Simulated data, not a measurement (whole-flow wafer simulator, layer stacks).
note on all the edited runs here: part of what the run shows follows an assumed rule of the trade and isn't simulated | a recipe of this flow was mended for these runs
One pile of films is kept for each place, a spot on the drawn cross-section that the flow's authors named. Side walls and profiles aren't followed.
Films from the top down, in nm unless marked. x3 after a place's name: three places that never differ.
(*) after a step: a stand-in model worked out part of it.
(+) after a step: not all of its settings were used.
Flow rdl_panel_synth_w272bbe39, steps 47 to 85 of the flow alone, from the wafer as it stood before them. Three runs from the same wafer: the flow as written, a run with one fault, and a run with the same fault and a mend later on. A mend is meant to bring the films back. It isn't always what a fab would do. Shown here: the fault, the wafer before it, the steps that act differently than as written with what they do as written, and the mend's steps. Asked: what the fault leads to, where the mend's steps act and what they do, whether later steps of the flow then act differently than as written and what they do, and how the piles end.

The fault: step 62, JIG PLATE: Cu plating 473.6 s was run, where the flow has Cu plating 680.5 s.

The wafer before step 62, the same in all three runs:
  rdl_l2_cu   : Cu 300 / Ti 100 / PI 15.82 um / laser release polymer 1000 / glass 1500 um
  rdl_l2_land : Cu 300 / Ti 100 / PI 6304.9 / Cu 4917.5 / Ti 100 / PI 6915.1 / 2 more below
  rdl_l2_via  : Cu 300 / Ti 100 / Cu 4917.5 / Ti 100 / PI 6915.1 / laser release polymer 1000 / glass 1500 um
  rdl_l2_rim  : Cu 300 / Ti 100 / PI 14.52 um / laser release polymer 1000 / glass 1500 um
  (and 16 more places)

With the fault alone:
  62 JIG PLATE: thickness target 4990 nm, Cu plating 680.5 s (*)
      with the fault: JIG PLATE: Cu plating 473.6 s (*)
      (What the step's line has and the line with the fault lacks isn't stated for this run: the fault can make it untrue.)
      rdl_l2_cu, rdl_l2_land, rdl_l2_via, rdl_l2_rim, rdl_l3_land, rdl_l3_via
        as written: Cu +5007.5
        with the fault: Cu +3485
  Later steps of the flow that act differently than as written:
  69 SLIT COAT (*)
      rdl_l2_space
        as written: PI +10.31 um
        with the fault: PI +9103.6
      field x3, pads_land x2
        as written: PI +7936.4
        with the fault: PI +7467
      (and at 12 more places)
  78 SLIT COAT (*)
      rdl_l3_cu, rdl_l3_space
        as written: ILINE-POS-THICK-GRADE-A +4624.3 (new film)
        with the fault: ILINE-POS-THICK-GRADE-A +4518.5 (new film)
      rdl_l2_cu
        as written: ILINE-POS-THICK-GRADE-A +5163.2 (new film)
        with the fault: ILINE-POS-THICK-GRADE-A +5058.3 (new film)
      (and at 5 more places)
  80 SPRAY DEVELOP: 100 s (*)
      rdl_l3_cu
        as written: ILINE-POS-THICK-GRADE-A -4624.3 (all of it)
        with the fault: ILINE-POS-THICK-GRADE-A -4518.5 (all of it)
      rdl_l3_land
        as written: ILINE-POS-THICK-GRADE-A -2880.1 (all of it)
        with the fault: ILINE-POS-THICK-GRADE-A -2978.5 (all of it)
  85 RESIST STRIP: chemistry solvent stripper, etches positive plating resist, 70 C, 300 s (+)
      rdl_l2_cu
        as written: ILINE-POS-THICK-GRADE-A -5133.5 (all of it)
        with the fault: ILINE-POS-THICK-GRADE-A -5028.6 (all of it)
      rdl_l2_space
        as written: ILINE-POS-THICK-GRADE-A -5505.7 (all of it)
        with the fault: ILINE-POS-THICK-GRADE-A -5288.8 (all of it)
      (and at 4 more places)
  At the end the piles differ from the flow's by more than 2% or 0.5 nm, whichever is larger, at field x3, far_pads_cu, rdl_l1_cu and 14 more.
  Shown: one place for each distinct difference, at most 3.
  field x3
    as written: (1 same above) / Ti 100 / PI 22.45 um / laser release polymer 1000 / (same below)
    with the fault: (1 same above) / Ti 100 / PI 21.98 um / laser release polymer 1000 / (same below)
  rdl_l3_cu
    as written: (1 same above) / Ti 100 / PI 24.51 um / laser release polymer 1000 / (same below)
    with the fault: (1 same above) / Ti 100 / PI 23.38 um / laser release polymer 1000 / (same below)
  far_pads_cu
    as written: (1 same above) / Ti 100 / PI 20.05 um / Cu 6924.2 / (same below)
    with the fault: (1 same above) / Ti 100 / PI 19.58 um / Cu 6924.2 / (same below)

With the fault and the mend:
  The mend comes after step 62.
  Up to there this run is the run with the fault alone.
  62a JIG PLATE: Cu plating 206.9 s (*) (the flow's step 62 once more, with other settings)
      rdl_l2_cu, rdl_l2_land, rdl_l2_via, rdl_l2_rim, rdl_l3_land, rdl_l3_via
        Cu +1522.5
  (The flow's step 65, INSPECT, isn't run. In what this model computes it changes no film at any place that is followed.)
  No later step of the flow acts differently than as written at any place that is followed.
  At the end the piles are the same as the flow's at every place that both follow.
